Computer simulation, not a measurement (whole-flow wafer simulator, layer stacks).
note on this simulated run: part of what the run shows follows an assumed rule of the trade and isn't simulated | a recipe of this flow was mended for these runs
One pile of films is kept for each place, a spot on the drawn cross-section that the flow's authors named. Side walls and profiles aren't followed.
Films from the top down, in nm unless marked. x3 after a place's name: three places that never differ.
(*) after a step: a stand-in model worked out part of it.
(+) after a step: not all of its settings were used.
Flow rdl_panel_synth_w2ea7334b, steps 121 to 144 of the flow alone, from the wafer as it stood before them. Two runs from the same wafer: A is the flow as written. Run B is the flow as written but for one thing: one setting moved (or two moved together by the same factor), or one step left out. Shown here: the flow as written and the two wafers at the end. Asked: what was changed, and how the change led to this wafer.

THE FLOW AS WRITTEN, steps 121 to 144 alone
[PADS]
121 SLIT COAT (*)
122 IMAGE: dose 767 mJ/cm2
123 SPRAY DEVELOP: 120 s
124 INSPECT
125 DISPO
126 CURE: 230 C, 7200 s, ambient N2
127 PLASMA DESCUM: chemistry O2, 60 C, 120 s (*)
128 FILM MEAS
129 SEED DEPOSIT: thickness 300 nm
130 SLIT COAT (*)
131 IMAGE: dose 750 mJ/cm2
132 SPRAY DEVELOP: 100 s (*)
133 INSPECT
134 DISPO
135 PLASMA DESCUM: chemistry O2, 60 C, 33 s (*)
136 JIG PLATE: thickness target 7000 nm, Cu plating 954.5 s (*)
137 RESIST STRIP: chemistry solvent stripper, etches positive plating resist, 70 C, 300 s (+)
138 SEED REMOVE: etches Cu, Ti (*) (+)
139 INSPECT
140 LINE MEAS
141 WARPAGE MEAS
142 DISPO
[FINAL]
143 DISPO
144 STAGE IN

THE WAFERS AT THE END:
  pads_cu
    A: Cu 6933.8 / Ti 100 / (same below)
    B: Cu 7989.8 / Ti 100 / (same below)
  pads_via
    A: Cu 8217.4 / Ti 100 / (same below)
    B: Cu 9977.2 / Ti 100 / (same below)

The cause: step 136, JIG PLATE: Cu plating 1098 s was run, where the flow has Cu plating 954.5 s.

How the change led to this, step by step:
  136 JIG PLATE: thickness target 7000 nm, Cu plating 954.5 s (*)
      pads_via: A Cu +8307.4 | B Cu +10.07 um
      pads_cu, pads_land: A Cu +7023.8 | B Cu +8079.8
